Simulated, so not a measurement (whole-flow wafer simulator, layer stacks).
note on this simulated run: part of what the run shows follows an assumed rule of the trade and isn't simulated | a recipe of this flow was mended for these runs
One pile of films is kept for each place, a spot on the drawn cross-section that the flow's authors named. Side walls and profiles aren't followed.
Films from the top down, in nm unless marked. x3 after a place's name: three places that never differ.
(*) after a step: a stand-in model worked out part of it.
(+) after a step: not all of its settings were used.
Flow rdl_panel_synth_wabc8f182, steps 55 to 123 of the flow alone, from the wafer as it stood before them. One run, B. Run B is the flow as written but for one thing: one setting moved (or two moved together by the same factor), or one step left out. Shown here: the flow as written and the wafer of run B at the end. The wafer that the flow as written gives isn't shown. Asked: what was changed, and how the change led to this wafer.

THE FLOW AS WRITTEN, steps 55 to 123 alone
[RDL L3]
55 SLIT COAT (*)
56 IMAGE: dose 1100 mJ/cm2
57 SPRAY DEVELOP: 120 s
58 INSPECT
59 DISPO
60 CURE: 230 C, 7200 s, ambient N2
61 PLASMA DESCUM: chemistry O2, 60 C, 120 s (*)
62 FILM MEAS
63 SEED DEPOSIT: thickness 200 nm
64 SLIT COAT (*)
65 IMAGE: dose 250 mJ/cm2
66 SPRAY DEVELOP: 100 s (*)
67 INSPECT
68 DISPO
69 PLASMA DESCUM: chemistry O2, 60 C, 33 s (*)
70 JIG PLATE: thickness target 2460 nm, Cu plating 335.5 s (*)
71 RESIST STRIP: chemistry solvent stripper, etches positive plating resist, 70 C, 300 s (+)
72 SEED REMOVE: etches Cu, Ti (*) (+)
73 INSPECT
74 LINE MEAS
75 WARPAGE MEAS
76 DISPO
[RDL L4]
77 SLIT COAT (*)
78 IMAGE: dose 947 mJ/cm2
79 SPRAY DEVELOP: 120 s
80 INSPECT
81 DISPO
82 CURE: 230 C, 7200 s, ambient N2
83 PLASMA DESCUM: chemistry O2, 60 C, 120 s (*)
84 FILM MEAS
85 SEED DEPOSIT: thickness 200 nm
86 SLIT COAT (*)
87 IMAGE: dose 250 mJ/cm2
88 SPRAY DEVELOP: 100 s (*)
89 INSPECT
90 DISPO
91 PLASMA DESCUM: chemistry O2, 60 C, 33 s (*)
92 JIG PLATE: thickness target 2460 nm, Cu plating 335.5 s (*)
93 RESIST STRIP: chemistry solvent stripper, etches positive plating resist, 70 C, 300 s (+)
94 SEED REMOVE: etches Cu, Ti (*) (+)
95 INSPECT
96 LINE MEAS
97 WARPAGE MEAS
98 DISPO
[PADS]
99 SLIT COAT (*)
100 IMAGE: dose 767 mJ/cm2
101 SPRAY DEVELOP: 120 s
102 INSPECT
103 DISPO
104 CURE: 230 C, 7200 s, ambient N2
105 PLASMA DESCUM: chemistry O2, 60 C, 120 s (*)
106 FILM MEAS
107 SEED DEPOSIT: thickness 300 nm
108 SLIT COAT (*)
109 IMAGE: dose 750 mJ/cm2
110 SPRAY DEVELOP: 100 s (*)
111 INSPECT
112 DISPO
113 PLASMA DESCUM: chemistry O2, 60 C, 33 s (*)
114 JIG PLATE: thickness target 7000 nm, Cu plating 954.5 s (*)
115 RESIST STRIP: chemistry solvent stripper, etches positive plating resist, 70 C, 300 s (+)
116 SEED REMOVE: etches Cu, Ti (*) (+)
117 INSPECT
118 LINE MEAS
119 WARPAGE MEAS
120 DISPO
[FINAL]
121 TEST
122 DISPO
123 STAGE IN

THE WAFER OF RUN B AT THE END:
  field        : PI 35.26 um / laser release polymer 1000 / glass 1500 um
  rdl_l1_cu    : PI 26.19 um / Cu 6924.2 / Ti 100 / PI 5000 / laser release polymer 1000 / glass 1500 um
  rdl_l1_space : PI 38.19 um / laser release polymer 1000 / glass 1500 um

The cause: step 70, JIG PLATE: Cu plating 385.8 s was run, where the flow has Cu plating 335.5 s.

How the change led to this, step by step:
  70 JIG PLATE: thickness target 2460 nm, Cu plating 335.5 s (*)
      rdl_l3_cu, rdl_l3_land, rdl_l3_via, rdl_l4_land, rdl_l4_via: Cu +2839 (as written it would be: Cu +2468.8)
  77 SLIT COAT (*)
      field, pads_cu, pads_space, pads_land, pads_via: PI +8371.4 (as written it would be: PI +8112.6)
      rdl_l1_cu: PI +8236.6 (as written it would be: PI +7979.2)
      (and at 12 more places)
  99 SLIT COAT (*)
      rdl_l4_via: PI +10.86 um (new film) (as written it would be: PI +10.89 um (new film))
  108 SLIT COAT (*)
      rdl_l4_cu, rdl_l4_space: ILINE-POS-THICK-GRADE-A +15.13 um (new film) (as written it would be: ILINE-POS-THICK-GRADE-A +15.12 um (new film))
      rdl_l2_via: ILINE-POS-THICK-GRADE-A +14.77 um (new film) (as written it would be: ILINE-POS-THICK-GRADE-A +14.76 um (new film))
      (and at 6 more places)
  115 RESIST STRIP: chemistry solvent stripper, etches positive plating resist, 70 C, 300 s (+)
      rdl_l4_cu, rdl_l4_space: ILINE-POS-THICK-GRADE-A -15.1 um (all of it) (as written it would be: ILINE-POS-THICK-GRADE-A -15.09 um (all of it))
      rdl_l2_via: ILINE-POS-THICK-GRADE-A -14.74 um (all of it) (as written it would be: ILINE-POS-THICK-GRADE-A -14.73 um (all of it))
      (and at 7 more places)
